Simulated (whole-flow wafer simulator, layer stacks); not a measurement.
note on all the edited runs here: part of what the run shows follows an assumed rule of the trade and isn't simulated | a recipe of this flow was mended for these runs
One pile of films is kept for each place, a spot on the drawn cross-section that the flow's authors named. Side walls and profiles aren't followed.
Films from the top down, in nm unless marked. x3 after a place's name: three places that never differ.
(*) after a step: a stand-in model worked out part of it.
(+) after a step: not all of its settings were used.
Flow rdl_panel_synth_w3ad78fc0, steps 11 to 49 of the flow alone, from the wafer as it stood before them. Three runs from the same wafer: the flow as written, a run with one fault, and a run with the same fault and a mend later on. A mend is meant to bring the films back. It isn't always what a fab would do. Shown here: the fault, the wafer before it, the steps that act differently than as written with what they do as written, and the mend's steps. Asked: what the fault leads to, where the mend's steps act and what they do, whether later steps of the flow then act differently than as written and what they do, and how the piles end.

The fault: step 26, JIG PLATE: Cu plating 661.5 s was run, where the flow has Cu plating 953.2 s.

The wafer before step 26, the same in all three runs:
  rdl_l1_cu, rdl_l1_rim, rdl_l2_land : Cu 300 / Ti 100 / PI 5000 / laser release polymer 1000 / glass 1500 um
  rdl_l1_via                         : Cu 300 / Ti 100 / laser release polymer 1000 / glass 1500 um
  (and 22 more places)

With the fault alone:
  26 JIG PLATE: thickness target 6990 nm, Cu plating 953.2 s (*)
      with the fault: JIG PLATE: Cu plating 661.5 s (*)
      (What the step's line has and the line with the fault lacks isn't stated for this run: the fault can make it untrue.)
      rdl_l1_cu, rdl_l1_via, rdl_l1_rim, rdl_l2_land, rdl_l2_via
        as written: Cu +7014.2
        with the fault: Cu +4867.7
  Later steps of the flow that act differently than as written:
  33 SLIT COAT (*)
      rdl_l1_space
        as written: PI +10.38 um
        with the fault: PI +8963.3
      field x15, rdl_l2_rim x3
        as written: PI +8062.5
        with the fault: PI +7569.2
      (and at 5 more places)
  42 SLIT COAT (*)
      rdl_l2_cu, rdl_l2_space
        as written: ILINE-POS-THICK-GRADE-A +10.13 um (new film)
        with the fault: ILINE-POS-THICK-GRADE-A +9866.6 (new film)
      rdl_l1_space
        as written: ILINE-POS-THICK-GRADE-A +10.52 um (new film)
        with the fault: ILINE-POS-THICK-GRADE-A +10.22 um (new film)
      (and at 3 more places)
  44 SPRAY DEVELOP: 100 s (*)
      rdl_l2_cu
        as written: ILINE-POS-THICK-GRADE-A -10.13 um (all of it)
        with the fault: ILINE-POS-THICK-GRADE-A -9866.6 (all of it)
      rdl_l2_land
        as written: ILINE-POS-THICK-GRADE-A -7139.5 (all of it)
        with the fault: ILINE-POS-THICK-GRADE-A -7436.4 (all of it)
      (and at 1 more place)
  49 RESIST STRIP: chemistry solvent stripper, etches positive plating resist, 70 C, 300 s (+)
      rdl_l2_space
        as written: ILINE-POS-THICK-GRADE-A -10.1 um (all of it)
        with the fault: ILINE-POS-THICK-GRADE-A -9836.9 (all of it)
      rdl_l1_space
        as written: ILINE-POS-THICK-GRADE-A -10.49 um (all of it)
        with the fault: ILINE-POS-THICK-GRADE-A -10.19 um (all of it)
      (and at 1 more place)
  At the end the piles differ from the flow's by more than 2% or 0.5 nm, whichever is larger, at field x15, rdl_l1_cu, rdl_l1_space and 9 more.
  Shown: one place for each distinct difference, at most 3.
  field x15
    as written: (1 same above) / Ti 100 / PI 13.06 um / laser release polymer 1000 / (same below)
    with the fault: (1 same above) / Ti 100 / PI 12.57 um / laser release polymer 1000 / (same below)
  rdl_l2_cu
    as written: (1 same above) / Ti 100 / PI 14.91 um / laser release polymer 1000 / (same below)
    with the fault: (1 same above) / Ti 100 / PI 13.83 um / laser release polymer 1000 / (same below)
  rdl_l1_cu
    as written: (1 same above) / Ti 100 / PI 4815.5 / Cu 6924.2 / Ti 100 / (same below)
    with the fault: (1 same above) / Ti 100 / PI 5174.5 / Cu 4777.7 / Ti 100 / (same below)

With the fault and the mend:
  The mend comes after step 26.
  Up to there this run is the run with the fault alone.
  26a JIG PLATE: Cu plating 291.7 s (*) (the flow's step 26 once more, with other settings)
      rdl_l1_cu, rdl_l1_via, rdl_l1_rim, rdl_l2_land, rdl_l2_via
        Cu +2146.5
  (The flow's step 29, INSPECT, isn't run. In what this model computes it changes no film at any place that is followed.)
  No later step of the flow acts differently than as written at any place that is followed.
  At the end the piles are the same as the flow's at every place that both follow.
